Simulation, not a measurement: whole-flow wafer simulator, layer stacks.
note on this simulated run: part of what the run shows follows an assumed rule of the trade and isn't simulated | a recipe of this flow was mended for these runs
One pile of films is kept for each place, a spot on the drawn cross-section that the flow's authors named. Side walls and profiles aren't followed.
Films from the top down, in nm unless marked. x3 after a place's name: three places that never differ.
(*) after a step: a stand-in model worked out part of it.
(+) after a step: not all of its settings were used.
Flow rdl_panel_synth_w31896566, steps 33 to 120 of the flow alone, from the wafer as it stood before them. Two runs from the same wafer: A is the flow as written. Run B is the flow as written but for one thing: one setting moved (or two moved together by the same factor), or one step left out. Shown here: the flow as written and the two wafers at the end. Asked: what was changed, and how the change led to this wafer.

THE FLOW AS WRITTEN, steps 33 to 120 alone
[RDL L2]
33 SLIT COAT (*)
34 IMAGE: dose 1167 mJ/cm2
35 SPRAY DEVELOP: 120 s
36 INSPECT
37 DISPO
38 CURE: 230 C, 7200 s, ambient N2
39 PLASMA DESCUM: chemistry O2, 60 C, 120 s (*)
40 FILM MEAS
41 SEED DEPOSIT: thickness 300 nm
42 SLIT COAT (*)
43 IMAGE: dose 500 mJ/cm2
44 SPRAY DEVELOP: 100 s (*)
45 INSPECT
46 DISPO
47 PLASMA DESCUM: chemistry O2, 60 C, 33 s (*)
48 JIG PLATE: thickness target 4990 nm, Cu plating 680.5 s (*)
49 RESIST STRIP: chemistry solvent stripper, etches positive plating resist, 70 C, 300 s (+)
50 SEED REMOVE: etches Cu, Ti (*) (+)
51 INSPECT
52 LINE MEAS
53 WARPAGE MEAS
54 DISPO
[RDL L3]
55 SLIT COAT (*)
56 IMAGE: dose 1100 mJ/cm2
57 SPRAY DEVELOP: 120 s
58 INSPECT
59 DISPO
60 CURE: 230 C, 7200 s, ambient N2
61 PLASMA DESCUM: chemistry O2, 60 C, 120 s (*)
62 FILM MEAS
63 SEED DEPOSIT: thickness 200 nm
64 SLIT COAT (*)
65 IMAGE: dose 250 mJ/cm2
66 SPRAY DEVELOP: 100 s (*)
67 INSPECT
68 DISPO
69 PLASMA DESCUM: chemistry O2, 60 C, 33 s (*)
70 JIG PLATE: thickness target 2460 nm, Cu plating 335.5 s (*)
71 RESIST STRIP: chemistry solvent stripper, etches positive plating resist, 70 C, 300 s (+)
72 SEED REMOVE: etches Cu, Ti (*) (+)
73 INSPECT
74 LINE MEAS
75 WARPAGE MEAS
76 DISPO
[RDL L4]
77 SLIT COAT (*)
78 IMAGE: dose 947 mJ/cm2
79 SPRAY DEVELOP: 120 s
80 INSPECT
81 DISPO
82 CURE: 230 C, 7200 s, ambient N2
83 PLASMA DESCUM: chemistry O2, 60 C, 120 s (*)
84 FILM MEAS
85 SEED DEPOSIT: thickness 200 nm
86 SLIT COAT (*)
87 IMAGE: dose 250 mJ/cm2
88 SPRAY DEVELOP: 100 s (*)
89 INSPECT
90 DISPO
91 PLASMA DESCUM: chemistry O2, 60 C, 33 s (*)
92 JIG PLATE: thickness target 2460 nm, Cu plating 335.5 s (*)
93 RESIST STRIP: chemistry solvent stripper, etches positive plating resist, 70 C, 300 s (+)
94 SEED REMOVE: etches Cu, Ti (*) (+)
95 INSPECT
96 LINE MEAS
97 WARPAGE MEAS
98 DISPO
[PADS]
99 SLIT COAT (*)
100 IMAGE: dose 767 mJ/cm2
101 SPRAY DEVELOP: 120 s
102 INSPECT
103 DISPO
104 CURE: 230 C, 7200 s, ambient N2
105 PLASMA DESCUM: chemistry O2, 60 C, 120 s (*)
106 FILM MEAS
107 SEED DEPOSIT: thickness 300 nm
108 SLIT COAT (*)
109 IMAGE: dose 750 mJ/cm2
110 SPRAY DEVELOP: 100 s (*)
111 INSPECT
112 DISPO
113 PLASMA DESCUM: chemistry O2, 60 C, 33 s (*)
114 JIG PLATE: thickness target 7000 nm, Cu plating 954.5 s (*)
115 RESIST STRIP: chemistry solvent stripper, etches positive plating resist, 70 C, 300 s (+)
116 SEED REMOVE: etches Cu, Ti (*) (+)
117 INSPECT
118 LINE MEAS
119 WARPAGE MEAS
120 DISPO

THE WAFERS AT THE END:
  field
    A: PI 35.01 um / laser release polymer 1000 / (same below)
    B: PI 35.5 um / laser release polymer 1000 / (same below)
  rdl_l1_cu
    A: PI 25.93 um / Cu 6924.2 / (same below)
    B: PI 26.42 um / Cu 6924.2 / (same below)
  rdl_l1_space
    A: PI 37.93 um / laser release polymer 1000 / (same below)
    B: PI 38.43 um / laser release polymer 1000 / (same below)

The cause: step 48, JIG PLATE: Cu plating 884.6 s was run, where the flow has Cu plating 680.5 s.

How the change led to this, step by step:
  48 JIG PLATE: thickness target 4990 nm, Cu plating 680.5 s (*)
      rdl_l2_cu, rdl_l2_land, rdl_l2_via, rdl_l2_rim, rdl_l3_land, rdl_l3_via: A Cu +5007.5 | B Cu +6509.4
  55 SLIT COAT (*)
      rdl_l3_cu, rdl_l3_space: A PI +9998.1 | B PI +11.19 um
      rdl_l1_rim: A PI +9173.5 | B PI +10.35 um
      (and at 16 more places)
  64 SLIT COAT (*)
      rdl_l1_rim: A ILINE-POS-THICK-GRADE-A +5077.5 (new film) | B ILINE-POS-THICK-GRADE-A +5187.8 (new film)
      rdl_l2_via: A ILINE-POS-THICK-GRADE-A +4385.9 (new film) | B ILINE-POS-THICK-GRADE-A +4187.6 (new film)
      (and at 1 more place)
  66 SPRAY DEVELOP: 100 s (*)
      rdl_l3_land: A ILINE-POS-THICK-GRADE-A -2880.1 (all of it) | B ILINE-POS-THICK-GRADE-A -2803.8 (all of it)
  71 RESIST STRIP: chemistry solvent stripper, etches positive plating resist, 70 C, 300 s (+)
      rdl_l1_rim: A ILINE-POS-THICK-GRADE-A -5047.8 (all of it) | B ILINE-POS-THICK-GRADE-A -5158.1 (all of it)
      rdl_l2_via: A ILINE-POS-THICK-GRADE-A -4356.2 (all of it) | B ILINE-POS-THICK-GRADE-A -4157.9 (all of it)
  77 SLIT COAT (*)
      rdl_l2_via: A PI +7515 | B PI +7309.9
      rdl_l3_land: A PI +5476.5 (new film) | B PI +5329.4 (new film)
      (and at 1 more place)
  108 SLIT COAT (*)
      rdl_l2_cu, rdl_l2_space: A ILINE-POS-THICK-GRADE-A +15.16 um (new film) | B ILINE-POS-THICK-GRADE-A +15.18 um (new film)
      rdl_l2_land: A ILINE-POS-THICK-GRADE-A +14.84 um (new film) | B ILINE-POS-THICK-GRADE-A +14.82 um (new film)
      (and at 5 more places)
  115 RESIST STRIP: chemistry solvent stripper, etches positive plating resist, 70 C, 300 s (+)
      rdl_l2_cu, rdl_l2_space: A ILINE-POS-THICK-GRADE-A -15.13 um (all of it) | B ILINE-POS-THICK-GRADE-A -15.15 um (all of it)
      rdl_l2_land: A ILINE-POS-THICK-GRADE-A -14.81 um (all of it) | B ILINE-POS-THICK-GRADE-A -14.79 um (all of it)
      (and at 5 more places)
